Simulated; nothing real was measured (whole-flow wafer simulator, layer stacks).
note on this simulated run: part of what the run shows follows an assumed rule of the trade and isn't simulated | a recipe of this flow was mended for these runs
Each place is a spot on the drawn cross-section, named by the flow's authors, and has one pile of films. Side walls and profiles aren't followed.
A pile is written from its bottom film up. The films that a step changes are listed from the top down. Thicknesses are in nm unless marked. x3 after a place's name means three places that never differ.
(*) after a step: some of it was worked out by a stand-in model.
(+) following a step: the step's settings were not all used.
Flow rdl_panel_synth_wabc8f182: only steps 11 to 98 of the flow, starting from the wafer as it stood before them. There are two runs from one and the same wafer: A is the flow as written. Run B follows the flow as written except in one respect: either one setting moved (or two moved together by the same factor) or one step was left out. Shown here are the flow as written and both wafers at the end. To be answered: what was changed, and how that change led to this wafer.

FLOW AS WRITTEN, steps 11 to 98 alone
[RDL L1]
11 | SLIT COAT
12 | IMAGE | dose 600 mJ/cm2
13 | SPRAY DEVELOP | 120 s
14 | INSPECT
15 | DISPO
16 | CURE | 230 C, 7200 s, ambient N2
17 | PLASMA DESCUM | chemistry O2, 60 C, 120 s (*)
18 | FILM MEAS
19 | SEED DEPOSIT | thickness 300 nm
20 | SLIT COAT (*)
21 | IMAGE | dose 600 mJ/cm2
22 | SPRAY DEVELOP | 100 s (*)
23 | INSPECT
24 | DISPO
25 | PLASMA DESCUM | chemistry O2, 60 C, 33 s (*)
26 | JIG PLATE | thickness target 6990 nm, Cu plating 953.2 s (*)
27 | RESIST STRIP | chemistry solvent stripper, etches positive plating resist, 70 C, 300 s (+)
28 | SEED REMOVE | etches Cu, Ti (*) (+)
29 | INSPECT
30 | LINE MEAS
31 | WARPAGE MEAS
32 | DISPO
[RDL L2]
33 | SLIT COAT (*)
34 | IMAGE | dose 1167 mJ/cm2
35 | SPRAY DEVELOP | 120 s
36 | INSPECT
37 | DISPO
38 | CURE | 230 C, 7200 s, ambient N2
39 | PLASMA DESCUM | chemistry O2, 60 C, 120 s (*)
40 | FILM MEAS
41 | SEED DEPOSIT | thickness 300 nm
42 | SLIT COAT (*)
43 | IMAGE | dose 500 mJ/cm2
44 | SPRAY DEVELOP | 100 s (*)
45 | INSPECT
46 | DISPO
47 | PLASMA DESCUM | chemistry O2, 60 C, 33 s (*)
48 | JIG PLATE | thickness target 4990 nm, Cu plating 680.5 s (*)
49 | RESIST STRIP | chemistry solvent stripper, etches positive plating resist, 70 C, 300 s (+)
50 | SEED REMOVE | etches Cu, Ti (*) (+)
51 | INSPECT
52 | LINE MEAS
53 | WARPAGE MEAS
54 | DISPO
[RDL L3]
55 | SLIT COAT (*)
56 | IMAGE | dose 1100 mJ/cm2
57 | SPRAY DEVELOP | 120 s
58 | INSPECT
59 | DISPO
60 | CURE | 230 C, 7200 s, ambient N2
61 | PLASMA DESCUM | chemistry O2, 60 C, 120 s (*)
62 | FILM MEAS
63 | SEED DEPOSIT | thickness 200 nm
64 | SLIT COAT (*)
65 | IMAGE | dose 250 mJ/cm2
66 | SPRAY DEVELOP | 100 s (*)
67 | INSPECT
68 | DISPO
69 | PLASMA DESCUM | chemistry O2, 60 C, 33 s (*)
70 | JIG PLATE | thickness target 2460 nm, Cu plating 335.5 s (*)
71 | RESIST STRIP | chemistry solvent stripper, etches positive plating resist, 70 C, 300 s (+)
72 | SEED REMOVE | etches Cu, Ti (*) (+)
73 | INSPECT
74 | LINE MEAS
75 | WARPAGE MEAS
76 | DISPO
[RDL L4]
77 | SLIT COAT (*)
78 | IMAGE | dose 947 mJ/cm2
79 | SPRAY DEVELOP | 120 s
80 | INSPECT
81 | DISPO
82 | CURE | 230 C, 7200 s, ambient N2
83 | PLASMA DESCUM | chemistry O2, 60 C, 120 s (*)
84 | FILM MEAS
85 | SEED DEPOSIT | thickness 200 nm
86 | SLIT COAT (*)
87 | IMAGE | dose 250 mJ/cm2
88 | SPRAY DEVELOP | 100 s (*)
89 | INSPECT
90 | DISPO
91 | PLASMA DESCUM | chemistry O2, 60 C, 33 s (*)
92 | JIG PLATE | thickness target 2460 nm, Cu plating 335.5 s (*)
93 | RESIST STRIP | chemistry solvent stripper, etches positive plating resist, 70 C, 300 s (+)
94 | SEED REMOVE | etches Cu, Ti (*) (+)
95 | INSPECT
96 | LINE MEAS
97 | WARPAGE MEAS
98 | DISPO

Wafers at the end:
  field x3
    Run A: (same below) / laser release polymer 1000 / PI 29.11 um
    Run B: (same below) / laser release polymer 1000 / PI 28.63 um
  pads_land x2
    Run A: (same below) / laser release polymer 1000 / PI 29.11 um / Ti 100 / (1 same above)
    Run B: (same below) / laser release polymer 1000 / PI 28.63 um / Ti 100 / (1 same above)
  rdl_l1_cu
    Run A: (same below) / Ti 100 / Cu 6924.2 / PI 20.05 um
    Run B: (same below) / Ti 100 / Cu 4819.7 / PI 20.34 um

Cause: step 26, JIG PLATE: Cu plating 667.2 s was run, whereas the flow has Cu plating 953.2 s.

The path from the change to this, step by step:
  26 | JIG PLATE | thickness target 6990 nm, Cu plating 953.2 s (*)
      rdl_l1_cu, rdl_l1_via, rdl_l1_rim, rdl_l2_land, rdl_l2_via: A Cu gains 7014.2 | B Cu gains 4909.7
  33 | SLIT COAT (*)
      rdl_l1_space: A PI gains 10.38 um | B PI gains 8988.7
      field x3, rdl_l3_cu, rdl_l3_space and 9 more: A PI gains 8062.5 | B PI gains 7578.7
      (and at 5 other places as well)
  42 | SLIT COAT (*)
      rdl_l2_cu, rdl_l2_space: A ILINE-POS-THICK-GRADE-A gains 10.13 um (new film) | B ILINE-POS-THICK-GRADE-A gains 9871.9 (new film)
      rdl_l1_space: A ILINE-POS-THICK-GRADE-A gains 10.52 um (new film) | B ILINE-POS-THICK-GRADE-A gains 10.23 um (new film)
      (and at 3 other places as well)
  44 | SPRAY DEVELOP | 100 s (*)
      rdl_l2_cu: A ILINE-POS-THICK-GRADE-A loses 10.13 um (all of it) | B ILINE-POS-THICK-GRADE-A loses 9871.9 (all of it)
      rdl_l2_land: A ILINE-POS-THICK-GRADE-A loses 7139.5 (all of it) | B ILINE-POS-THICK-GRADE-A loses 7430.4 (all of it)
      (and at 1 other place as well)
  49 | RESIST STRIP | chemistry solvent stripper, etches positive plating resist, 70 C, 300 s (+)
      rdl_l2_space: A ILINE-POS-THICK-GRADE-A loses 10.1 um (all of it) | B ILINE-POS-THICK-GRADE-A loses 9842.2 (all of it)
      rdl_l1_space: A ILINE-POS-THICK-GRADE-A loses 10.49 um (all of it) | B ILINE-POS-THICK-GRADE-A loses 10.2 um (all of it)
      (and at 1 other place as well)
  55 | SLIT COAT (*)
      rdl_l1_space: A PI gains 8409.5 | B PI gains 8153.9
      rdl_l1_via: A PI gains 8010.4 | B PI gains 8239.9
      (and at 4 other places as well)
  64 | SLIT COAT (*)
      rdl_l1_space: A ILINE-POS-THICK-GRADE-A gains 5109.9 (new film) | B ILINE-POS-THICK-GRADE-A gains 4990.8 (new film)
      rdl_l1_via: A ILINE-POS-THICK-GRADE-A gains 4989.6 (new film) | B ILINE-POS-THICK-GRADE-A gains 5118.1 (new film)
      (and at 3 other places as well)
  71 | RESIST STRIP | chemistry solvent stripper, etches positive plating resist, 70 C, 300 s (+)
      rdl_l1_space: A ILINE-POS-THICK-GRADE-A loses 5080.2 (all of it) | B ILINE-POS-THICK-GRADE-A loses 4961.1 (all of it)
      rdl_l1_via: A ILINE-POS-THICK-GRADE-A loses 4959.9 (all of it) | B ILINE-POS-THICK-GRADE-A loses 5088.4 (all of it)
      (and at 3 other places as well)
